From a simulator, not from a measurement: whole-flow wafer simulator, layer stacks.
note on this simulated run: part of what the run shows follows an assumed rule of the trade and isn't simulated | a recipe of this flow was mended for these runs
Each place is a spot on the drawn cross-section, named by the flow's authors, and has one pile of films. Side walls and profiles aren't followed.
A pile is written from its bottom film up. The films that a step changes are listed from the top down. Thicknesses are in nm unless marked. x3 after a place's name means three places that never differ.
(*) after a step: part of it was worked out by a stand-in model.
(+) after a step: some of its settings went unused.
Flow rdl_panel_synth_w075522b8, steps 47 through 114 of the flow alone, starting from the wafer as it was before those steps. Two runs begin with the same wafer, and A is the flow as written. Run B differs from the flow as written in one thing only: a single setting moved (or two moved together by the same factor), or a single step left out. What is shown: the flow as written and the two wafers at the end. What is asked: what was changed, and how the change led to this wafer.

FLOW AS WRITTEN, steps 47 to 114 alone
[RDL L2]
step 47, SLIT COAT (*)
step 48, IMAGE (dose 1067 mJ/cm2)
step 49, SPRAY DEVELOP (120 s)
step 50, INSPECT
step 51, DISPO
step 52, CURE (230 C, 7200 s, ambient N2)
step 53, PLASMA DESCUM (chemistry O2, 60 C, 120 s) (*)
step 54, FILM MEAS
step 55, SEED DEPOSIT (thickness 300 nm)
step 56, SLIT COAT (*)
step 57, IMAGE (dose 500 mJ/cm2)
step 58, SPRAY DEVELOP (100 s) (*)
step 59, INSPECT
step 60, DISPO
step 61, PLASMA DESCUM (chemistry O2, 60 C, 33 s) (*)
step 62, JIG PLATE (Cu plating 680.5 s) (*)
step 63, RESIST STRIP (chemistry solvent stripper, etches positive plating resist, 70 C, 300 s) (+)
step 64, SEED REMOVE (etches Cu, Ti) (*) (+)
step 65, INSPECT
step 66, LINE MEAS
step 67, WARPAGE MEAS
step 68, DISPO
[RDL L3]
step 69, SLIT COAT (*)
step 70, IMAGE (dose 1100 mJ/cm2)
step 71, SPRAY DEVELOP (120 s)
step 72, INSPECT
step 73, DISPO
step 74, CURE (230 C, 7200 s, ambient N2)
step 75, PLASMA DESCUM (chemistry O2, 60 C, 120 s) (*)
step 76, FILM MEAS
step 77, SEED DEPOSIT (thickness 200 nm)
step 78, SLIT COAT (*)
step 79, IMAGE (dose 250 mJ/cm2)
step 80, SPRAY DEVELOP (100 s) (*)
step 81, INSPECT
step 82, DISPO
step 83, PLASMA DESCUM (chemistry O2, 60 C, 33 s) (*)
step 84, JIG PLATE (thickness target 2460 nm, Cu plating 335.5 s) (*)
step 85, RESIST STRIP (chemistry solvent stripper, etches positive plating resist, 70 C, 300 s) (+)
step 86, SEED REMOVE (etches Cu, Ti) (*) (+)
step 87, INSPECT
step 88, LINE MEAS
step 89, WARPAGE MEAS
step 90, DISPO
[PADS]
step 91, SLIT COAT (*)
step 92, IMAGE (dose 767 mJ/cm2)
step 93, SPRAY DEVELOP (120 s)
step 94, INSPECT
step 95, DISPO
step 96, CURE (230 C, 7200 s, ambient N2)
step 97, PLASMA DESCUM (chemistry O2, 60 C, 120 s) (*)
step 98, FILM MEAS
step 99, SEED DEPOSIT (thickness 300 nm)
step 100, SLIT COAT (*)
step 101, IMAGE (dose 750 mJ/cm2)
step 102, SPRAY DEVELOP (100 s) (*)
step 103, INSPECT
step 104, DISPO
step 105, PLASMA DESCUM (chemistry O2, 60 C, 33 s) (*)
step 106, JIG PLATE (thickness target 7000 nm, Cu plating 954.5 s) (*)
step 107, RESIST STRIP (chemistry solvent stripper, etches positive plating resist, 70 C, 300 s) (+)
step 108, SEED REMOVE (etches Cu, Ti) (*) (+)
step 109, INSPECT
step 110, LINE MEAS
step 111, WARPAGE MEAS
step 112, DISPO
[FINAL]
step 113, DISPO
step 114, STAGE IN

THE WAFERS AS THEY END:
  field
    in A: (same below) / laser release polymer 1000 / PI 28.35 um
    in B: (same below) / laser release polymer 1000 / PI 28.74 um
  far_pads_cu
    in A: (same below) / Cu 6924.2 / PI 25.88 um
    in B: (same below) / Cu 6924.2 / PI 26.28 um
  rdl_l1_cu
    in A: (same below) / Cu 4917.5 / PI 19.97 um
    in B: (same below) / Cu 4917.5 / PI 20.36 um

Cause: step 62, JIG PLATE: Cu plating 843.8 s was run, whereas the flow has Cu plating 680.5 s.

Step by step, how the change led to this:
  step 62, JIG PLATE (Cu plating 680.5 s) (*)
      rdl_l2_cu, rdl_l2_land, rdl_l2_via, rdl_l2_rim, rdl_l3_land, rdl_l3_via: A Cu gains 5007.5 | B Cu gains 6209.2
  step 69, SLIT COAT (*)
      rdl_l3_cu, rdl_l3_space: A PI gains 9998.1 | B PI gains 10.95 um
      rdl_l1_rim: A PI gains 9339.9 | B PI gains 10.41 um
      (also at 14 further places)
  step 78, SLIT COAT (*)
      rdl_l2_space: A ILINE-POS-THICK-GRADE-A gains 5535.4 (new film) | B ILINE-POS-THICK-GRADE-A gains 5716.7 (new film)
      rdl_l1_rim: A ILINE-POS-THICK-GRADE-A gains 5099.6 (new film) | B ILINE-POS-THICK-GRADE-A gains 5290.7 (new film)
      (also at 3 further places)
  step 80, SPRAY DEVELOP (100 s) (*)
      rdl_l3_land: A ILINE-POS-THICK-GRADE-A loses 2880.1 (all of it) | B ILINE-POS-THICK-GRADE-A loses 2817.5 (all of it)
  step 85, RESIST STRIP (chemistry solvent stripper, etches positive plating resist, 70 C, 300 s) (+)
      rdl_l2_space: A ILINE-POS-THICK-GRADE-A loses 5505.7 (all of it) | B ILINE-POS-THICK-GRADE-A loses 5687 (all of it)
      rdl_l1_rim: A ILINE-POS-THICK-GRADE-A loses 5069.9 (all of it) | B ILINE-POS-THICK-GRADE-A loses 5261 (all of it)
      (also at 2 further places)
  step 91, SLIT COAT (*)
      rdl_l2_space: A PI gains 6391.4 | B PI gains 6562.2
      rdl_l1_rim: A PI gains 5990.4 | B PI gains 6175.1
      (also at 3 further places)
  step 100, SLIT COAT (*)
      rdl_l1_land: A ILINE-POS-THICK-GRADE-A gains 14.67 um (new film) | B ILINE-POS-THICK-GRADE-A gains 14.68 um (new film)
      rdl_l1_via: A ILINE-POS-THICK-GRADE-A gains 14.7 um (new film) | B ILINE-POS-THICK-GRADE-A gains 14.71 um (new film)
      (also at 9 further places)
  step 107, RESIST STRIP (chemistry solvent stripper, etches positive plating resist, 70 C, 300 s) (+)
      rdl_l1_land: A ILINE-POS-THICK-GRADE-A loses 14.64 um (all of it) | B ILINE-POS-THICK-GRADE-A loses 14.65 um (all of it)
      rdl_l2_cu: A ILINE-POS-THICK-GRADE-A loses 15.21 um (all of it) | B ILINE-POS-THICK-GRADE-A loses 15.31 um (all of it)
      (also at 8 further places)
